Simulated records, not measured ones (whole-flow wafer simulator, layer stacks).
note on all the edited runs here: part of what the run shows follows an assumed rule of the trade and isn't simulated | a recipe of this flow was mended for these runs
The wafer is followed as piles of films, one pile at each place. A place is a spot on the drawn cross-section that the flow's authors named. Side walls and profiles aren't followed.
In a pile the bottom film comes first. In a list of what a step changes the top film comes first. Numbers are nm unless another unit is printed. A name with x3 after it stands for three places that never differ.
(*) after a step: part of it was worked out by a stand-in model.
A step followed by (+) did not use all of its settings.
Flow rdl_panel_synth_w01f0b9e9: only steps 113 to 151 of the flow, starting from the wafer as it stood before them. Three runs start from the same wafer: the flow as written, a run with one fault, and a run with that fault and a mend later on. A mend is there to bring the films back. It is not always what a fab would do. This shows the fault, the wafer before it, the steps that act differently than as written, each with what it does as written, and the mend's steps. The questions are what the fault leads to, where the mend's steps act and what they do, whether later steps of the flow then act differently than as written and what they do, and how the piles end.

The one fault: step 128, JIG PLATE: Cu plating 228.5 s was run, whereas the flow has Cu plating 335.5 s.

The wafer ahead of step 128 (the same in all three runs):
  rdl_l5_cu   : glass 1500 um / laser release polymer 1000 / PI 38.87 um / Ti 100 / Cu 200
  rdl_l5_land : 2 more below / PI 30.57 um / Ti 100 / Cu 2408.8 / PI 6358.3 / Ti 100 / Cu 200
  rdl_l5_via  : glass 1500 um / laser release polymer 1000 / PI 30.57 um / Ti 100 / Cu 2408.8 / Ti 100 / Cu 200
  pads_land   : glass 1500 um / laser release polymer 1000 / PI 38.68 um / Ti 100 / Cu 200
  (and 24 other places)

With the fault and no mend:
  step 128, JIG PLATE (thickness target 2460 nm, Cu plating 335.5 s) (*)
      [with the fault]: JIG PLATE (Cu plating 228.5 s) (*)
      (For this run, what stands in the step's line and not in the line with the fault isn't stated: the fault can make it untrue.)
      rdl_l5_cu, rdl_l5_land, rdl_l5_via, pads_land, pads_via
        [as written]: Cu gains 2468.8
        [with the fault]: Cu gains 1681.4
  Steps further on in the flow that do not act as written:
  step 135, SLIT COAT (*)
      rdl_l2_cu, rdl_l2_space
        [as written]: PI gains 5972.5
        [with the fault]: PI gains 5680.6
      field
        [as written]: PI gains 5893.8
        [with the fault]: PI gains 5602.7
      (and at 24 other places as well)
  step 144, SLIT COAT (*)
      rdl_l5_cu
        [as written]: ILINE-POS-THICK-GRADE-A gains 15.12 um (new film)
        [with the fault]: ILINE-POS-THICK-GRADE-A gains 14.85 um (new film)
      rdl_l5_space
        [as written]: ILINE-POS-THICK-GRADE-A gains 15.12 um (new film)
        [with the fault]: ILINE-POS-THICK-GRADE-A gains 14.9 um (new film)
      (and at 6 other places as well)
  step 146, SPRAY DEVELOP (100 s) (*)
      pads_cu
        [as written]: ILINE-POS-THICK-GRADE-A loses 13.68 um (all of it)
        [with the fault]: ILINE-POS-THICK-GRADE-A loses 13.64 um (all of it)
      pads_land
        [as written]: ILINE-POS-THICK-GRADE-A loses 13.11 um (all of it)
        [with the fault]: ILINE-POS-THICK-GRADE-A loses 13.18 um (all of it)
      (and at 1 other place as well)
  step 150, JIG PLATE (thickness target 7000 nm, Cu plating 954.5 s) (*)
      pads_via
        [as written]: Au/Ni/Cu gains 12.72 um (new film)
        [with the fault]: Au/Ni/Cu gains 12.82 um (new film)
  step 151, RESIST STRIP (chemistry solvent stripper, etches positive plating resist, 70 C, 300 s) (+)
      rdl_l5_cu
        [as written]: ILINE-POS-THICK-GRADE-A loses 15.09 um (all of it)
        [with the fault]: ILINE-POS-THICK-GRADE-A loses 14.82 um (all of it)
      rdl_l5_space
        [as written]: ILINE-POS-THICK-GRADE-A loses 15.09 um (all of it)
        [with the fault]: ILINE-POS-THICK-GRADE-A loses 14.87 um (all of it)
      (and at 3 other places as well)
  At rdl_l4_cu, rdl_l4_land, rdl_l5_cu, rdl_l5_space, rdl_l5_land, rdl_l5_via, pads_land, pads_via, the piles at the end differ from the flow's by more than 2% or 0.5 nm, whichever is larger.
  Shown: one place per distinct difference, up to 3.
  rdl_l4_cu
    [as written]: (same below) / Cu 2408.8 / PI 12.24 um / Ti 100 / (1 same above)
    [with the fault]: (same below) / Cu 2408.8 / PI 11.95 um / Ti 100 / (1 same above)
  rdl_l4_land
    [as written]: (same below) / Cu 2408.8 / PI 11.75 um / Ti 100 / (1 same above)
    [with the fault]: (same below) / Cu 2408.8 / PI 11.46 um / Ti 100 / (1 same above)
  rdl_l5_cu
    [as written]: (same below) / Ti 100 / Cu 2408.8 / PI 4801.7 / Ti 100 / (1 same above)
    [with the fault]: (same below) / Ti 100 / Cu 1621.4 / PI 4600.3 / Ti 100 / (1 same above)

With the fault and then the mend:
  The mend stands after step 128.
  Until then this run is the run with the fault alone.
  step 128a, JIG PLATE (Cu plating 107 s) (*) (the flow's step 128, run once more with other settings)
      rdl_l5_cu, rdl_l5_land, rdl_l5_via, pads_land, pads_via
        Cu gains 787.4
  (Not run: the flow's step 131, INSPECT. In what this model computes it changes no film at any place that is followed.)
  None of the later steps of the flow acts differently than as written at any place that is followed.
  At every place that both follow, the piles at the end match the flow's.
